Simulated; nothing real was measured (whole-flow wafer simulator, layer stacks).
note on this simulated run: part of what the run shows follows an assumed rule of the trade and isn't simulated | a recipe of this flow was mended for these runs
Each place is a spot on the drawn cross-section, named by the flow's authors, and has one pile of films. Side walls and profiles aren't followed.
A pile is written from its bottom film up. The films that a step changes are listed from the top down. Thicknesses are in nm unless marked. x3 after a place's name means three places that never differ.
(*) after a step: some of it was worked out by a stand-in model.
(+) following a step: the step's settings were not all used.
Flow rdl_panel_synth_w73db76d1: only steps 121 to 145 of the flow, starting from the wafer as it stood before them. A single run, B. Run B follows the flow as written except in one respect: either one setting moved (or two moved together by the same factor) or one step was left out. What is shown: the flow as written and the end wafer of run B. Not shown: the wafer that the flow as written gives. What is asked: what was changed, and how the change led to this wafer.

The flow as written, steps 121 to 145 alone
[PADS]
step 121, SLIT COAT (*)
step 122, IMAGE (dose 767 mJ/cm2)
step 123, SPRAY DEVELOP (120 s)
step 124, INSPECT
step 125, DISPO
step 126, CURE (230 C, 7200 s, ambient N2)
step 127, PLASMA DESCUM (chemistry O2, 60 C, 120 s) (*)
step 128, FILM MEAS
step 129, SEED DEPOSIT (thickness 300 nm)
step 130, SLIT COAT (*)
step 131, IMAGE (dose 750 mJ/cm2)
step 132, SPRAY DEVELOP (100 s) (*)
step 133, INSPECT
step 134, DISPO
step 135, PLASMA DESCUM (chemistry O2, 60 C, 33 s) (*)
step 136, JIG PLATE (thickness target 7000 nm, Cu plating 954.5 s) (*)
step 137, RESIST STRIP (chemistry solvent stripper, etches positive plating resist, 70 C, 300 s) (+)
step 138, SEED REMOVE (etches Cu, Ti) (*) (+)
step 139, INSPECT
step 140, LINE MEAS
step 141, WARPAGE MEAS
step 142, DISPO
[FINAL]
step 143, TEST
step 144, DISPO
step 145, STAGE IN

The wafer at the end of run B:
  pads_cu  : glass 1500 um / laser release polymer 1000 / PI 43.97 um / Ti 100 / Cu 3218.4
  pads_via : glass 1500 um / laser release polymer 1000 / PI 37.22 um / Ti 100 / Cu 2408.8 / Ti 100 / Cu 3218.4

The reason: step 136, JIG PLATE: Cu plating 449.6 s was run, whereas the flow has Cu plating 954.5 s.

Step by step, how the change led to this:
  step 136, JIG PLATE (thickness target 7000 nm, Cu plating 954.5 s) (*)
      pads_cu, pads_land: +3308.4 Cu (as written it would have been: +7023.8 Cu)
      pads_via: +3308.4 Cu (as written it would have been: +8307.4 Cu)
